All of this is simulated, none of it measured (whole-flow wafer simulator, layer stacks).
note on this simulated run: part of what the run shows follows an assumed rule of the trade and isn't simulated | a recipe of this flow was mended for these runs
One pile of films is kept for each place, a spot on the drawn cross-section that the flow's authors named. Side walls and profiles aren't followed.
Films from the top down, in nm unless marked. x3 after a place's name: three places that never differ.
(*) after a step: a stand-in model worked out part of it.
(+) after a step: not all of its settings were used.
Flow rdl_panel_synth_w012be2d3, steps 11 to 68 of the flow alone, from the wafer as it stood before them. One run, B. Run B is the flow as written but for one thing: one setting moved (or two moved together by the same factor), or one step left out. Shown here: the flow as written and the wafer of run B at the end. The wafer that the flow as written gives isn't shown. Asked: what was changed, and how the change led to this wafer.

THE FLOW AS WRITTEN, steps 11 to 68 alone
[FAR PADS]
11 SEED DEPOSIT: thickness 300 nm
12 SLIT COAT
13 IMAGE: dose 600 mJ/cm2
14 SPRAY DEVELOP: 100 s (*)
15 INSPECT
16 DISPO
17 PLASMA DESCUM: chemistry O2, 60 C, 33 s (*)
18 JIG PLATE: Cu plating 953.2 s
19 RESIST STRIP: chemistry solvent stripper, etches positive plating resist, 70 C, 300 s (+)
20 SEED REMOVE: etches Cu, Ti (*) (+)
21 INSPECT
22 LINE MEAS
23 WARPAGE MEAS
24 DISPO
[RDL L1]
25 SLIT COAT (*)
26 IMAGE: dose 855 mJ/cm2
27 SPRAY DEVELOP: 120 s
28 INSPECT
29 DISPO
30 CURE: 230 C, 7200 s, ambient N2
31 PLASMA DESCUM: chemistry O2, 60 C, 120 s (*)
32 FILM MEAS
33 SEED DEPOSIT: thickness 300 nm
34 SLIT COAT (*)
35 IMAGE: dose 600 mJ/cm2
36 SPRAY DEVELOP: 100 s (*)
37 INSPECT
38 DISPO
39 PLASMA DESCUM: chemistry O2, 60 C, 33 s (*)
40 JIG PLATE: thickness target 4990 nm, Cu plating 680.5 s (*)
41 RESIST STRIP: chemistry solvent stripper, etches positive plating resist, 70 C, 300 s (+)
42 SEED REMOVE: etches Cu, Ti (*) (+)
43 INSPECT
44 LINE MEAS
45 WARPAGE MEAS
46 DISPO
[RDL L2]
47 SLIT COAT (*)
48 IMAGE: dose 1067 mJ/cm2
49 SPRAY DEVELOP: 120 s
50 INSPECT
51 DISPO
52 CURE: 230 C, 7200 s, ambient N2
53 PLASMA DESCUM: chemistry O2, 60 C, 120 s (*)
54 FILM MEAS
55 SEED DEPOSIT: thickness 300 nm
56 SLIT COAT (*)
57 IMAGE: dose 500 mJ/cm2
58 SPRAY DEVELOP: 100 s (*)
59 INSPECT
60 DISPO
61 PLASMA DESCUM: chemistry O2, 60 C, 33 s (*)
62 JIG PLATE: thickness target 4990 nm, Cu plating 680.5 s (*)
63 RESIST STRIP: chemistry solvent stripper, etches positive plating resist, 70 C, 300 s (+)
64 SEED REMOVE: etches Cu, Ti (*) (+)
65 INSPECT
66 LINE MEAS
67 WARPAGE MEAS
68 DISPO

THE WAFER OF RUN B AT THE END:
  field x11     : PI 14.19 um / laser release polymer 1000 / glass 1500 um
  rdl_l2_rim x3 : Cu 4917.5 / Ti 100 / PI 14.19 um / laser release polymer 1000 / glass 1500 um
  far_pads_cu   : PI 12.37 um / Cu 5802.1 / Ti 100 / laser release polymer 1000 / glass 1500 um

The cause: step 18, JIG PLATE: Cu plating 800.7 s was run, where the flow has Cu plating 953.2 s.

How the change led to this, step by step:
  18 JIG PLATE: Cu plating 953.2 s
      far_pads_cu, rdl_l1_land, rdl_l1_via: Cu +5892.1 (as written it would be: Cu +7014.2)
  25 SLIT COAT (*)
      field x11, rdl_l2_cu, rdl_l2_space, rdl_l1_rim, rdl_l2_land, rdl_l2_via, rdl_l2_rim x3: PI +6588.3 (new film) (as written it would be: PI +6915.1 (new film))
      far_pads_cu: PI +4545.6 (new film) (as written it would be: PI +4450.5 (new film))
      (and at 2 more places)
  34 SLIT COAT (*)
      far_pads_cu: ILINE-POS-THICK-GRADE-A +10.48 um (new film) (as written it would be: ILINE-POS-THICK-GRADE-A +10.3 um (new film))
      rdl_l1_cu: ILINE-POS-THICK-GRADE-A +12.29 um (new film) (as written it would be: ILINE-POS-THICK-GRADE-A +12.38 um (new film))
      (and at 3 more places)
  36 SPRAY DEVELOP: 100 s (*)
      rdl_l1_cu: ILINE-POS-THICK-GRADE-A -12.29 um (all of it) (as written it would be: ILINE-POS-THICK-GRADE-A -12.38 um (all of it))
      rdl_l1_land: ILINE-POS-THICK-GRADE-A -9875.1 (all of it) (as written it would be: ILINE-POS-THICK-GRADE-A -9677 (all of it))
      (and at 1 more place)
  41 RESIST STRIP: chemistry solvent stripper, etches positive plating resist, 70 C, 300 s (+)
      far_pads_cu: ILINE-POS-THICK-GRADE-A -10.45 um (all of it) (as written it would be: ILINE-POS-THICK-GRADE-A -10.27 um (all of it))
      rdl_l1_space: ILINE-POS-THICK-GRADE-A -12.27 um (all of it) (as written it would be: ILINE-POS-THICK-GRADE-A -12.36 um (all of it))
  47 SLIT COAT (*)
      rdl_l1_cu: PI +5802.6 (new film) (as written it would be: PI +5962.6 (new film))
      rdl_l1_space: PI +9673 (as written it would be: PI +9924.5)
      (and at 1 more place)
  56 SLIT COAT (*)
      rdl_l1_cu: ILINE-POS-THICK-GRADE-A +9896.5 (new film) (as written it would be: ILINE-POS-THICK-GRADE-A +10.04 um (new film))
      rdl_l1_space: ILINE-POS-THICK-GRADE-A +10.94 um (new film) (as written it would be: ILINE-POS-THICK-GRADE-A +11.02 um (new film))
  63 RESIST STRIP: chemistry solvent stripper, etches positive plating resist, 70 C, 300 s (+)
      rdl_l1_cu: ILINE-POS-THICK-GRADE-A -9866.8 (all of it) (as written it would be: ILINE-POS-THICK-GRADE-A -10.01 um (all of it))
      rdl_l1_space: ILINE-POS-THICK-GRADE-A -10.91 um (all of it) (as written it would be: ILINE-POS-THICK-GRADE-A -10.99 um (all of it))
